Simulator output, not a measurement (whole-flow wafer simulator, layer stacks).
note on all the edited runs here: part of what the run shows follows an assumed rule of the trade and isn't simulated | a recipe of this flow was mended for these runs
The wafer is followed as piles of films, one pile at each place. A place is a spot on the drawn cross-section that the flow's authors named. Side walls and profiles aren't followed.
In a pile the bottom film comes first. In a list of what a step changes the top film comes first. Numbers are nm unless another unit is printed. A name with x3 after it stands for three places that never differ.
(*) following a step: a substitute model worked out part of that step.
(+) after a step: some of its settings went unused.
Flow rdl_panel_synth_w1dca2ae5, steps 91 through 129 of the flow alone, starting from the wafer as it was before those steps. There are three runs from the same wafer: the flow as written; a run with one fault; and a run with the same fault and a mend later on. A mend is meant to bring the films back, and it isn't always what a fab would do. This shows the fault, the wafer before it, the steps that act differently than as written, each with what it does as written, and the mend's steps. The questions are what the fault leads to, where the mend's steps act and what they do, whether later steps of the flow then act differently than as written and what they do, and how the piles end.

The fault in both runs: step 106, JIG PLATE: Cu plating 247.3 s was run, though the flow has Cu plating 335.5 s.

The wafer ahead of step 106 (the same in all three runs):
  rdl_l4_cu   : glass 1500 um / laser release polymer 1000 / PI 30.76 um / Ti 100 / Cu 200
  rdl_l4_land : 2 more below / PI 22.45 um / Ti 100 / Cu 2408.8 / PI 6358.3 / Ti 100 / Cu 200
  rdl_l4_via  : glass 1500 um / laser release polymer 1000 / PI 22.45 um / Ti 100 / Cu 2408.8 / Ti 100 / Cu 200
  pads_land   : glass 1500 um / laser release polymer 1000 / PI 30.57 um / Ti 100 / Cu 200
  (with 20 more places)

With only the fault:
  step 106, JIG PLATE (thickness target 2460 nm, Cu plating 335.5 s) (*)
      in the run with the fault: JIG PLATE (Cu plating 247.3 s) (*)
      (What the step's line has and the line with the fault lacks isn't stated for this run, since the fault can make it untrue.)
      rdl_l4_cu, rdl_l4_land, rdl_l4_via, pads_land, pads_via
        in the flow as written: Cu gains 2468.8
        in the run with the fault: Cu gains 1819.8
  Steps further on in the flow that do not act as written:
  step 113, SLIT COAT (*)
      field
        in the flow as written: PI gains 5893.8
        in the run with the fault: PI gains 5653.1
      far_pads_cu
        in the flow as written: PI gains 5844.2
        in the run with the fault: PI gains 5604.1
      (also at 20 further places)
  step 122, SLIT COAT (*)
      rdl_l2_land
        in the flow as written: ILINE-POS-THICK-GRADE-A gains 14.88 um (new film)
        in the run with the fault: ILINE-POS-THICK-GRADE-A gains 14.87 um (new film)
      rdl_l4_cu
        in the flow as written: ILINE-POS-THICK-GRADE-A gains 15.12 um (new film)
        in the run with the fault: ILINE-POS-THICK-GRADE-A gains 14.9 um (new film)
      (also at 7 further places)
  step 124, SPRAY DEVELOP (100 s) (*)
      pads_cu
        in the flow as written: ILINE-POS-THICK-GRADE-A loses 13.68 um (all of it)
        in the run with the fault: ILINE-POS-THICK-GRADE-A loses 13.65 um (all of it)
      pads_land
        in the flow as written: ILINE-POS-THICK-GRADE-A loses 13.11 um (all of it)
        in the run with the fault: ILINE-POS-THICK-GRADE-A loses 13.17 um (all of it)
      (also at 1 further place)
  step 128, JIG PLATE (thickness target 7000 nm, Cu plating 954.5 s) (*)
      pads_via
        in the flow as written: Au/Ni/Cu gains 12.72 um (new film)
        in the run with the fault: Au/Ni/Cu gains 12.8 um (new film)
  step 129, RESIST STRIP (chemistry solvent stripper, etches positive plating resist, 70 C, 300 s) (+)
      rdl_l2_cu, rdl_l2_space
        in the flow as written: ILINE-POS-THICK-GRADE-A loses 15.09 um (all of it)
        in the run with the fault: ILINE-POS-THICK-GRADE-A loses 15.1 um (all of it)
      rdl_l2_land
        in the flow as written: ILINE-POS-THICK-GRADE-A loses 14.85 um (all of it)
        in the run with the fault: ILINE-POS-THICK-GRADE-A loses 14.84 um (all of it)
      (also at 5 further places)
  At rdl_l3_land, rdl_l4_cu, rdl_l4_space, rdl_l4_land, rdl_l4_via, pads_land, pads_via, the piles at the end differ from the flow's by more than 2% or 0.5 nm, whichever is larger.
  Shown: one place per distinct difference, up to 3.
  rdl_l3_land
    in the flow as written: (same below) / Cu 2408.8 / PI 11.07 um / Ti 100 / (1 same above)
    in the run with the fault: (same below) / Cu 2408.8 / PI 10.84 um / Ti 100 / (1 same above)
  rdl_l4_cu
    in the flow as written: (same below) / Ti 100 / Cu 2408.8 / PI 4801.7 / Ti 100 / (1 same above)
    in the run with the fault: (same below) / Ti 100 / Cu 1759.8 / PI 4632.9 / Ti 100 / (1 same above)
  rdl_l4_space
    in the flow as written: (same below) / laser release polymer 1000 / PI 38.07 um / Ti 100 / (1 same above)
    in the run with the fault: (same below) / laser release polymer 1000 / PI 37.21 um / Ti 100 / (1 same above)

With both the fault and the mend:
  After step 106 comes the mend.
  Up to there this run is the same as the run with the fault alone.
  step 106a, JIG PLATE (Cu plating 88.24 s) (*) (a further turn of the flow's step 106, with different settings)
      rdl_l4_cu, rdl_l4_land, rdl_l4_via, pads_land, pads_via
        Cu gains 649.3
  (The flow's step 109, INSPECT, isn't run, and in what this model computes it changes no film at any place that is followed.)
  Steps further on in the flow that do not act as written:
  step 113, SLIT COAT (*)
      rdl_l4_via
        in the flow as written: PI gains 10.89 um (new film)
        in the run with the mend: PI gains 10.9 um (new film)
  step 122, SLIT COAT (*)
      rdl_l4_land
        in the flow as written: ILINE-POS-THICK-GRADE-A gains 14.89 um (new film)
        in the run with the mend: ILINE-POS-THICK-GRADE-A gains 14.88 um (new film)
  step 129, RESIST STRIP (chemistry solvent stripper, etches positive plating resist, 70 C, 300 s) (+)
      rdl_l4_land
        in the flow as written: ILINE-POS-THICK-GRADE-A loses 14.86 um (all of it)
        in the run with the mend: ILINE-POS-THICK-GRADE-A loses 14.85 um (all of it)
  When the end is reached, the piles differ only a little from the flow's at the places that both follow, at most by 2% or 0.5 nm, whichever is larger.
